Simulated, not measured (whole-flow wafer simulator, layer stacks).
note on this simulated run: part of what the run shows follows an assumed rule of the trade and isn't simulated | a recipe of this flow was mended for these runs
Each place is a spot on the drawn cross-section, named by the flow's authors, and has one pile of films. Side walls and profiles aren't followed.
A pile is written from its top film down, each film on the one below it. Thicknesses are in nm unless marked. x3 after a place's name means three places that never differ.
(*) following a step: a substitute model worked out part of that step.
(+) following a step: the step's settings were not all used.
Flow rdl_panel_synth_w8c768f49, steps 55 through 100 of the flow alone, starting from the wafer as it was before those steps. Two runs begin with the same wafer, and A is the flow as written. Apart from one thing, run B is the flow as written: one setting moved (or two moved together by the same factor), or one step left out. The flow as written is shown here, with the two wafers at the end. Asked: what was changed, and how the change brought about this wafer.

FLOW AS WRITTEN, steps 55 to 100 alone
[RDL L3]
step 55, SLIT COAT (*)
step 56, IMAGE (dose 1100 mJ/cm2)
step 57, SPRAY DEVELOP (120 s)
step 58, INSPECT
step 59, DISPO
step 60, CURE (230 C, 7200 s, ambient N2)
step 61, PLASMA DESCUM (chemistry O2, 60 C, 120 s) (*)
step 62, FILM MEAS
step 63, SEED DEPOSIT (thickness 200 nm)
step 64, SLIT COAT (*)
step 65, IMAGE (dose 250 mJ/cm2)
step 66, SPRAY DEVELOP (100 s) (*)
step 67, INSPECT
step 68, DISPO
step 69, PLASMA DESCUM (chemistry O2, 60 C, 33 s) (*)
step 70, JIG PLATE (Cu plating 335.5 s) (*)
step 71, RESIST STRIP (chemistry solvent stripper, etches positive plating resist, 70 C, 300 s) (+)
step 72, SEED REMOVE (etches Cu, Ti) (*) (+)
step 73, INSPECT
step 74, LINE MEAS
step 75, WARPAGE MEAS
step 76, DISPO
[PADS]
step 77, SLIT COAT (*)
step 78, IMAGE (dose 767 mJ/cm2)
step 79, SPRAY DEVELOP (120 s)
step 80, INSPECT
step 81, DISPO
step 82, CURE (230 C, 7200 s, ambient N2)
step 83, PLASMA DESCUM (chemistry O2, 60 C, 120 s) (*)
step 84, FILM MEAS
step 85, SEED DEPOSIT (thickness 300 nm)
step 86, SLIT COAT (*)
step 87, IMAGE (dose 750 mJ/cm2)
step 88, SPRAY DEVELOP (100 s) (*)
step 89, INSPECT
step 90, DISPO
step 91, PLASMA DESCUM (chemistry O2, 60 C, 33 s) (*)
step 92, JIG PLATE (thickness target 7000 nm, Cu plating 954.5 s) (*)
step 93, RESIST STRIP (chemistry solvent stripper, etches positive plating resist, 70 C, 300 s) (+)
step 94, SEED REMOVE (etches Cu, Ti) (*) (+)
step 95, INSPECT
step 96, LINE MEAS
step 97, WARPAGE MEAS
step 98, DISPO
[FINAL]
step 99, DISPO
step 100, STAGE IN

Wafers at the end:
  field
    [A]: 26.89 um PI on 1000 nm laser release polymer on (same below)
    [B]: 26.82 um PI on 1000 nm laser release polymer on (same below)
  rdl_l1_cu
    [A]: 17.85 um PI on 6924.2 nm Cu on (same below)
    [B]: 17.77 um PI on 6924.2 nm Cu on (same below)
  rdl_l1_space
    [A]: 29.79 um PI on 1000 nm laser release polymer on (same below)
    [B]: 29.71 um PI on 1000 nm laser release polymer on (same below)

Cause: step 70, JIG PLATE: Cu plating 308.7 s was run, though the flow has Cu plating 335.5 s.

The path from the change to this, step by step:
  step 70, JIG PLATE (Cu plating 335.5 s) (*)
      rdl_l3_cu, rdl_l3_land, rdl_l3_via, pads_land, pads_via: A +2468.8 Cu | B +2271.6 Cu
  step 77, SLIT COAT (*)
      rdl_l3_space: A +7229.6 PI | B +7022.1 PI
      rdl_l2_rim: A +6596.5 PI | B +6357.3 PI
      (and at 3 other places as well)
  step 86, SLIT COAT (*)
      rdl_l3_cu: A +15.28 um ILINE-POS-THICK-GRADE-A (new film) | B +15.22 um ILINE-POS-THICK-GRADE-A (new film)
      rdl_l3_space: A +15.31 um ILINE-POS-THICK-GRADE-A (new film) | B +15.25 um ILINE-POS-THICK-GRADE-A (new film)
      (and at 7 other places as well)
  step 88, SPRAY DEVELOP (100 s) (*)
      pads_cu: A -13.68 um ILINE-POS-THICK-GRADE-A (all of it) | B -13.67 um ILINE-POS-THICK-GRADE-A (all of it)
      pads_land: A -13.11 um ILINE-POS-THICK-GRADE-A (all of it) | B -13.13 um ILINE-POS-THICK-GRADE-A (all of it)
      (and at 1 other place as well)
  step 93, RESIST STRIP (chemistry solvent stripper, etches positive plating resist, 70 C, 300 s) (+)
      rdl_l3_cu: A -15.25 um ILINE-POS-THICK-GRADE-A (all of it) | B -15.19 um ILINE-POS-THICK-GRADE-A (all of it)
      rdl_l3_space: A -15.28 um ILINE-POS-THICK-GRADE-A (all of it) | B -15.22 um ILINE-POS-THICK-GRADE-A (all of it)
      (and at 4 other places as well)
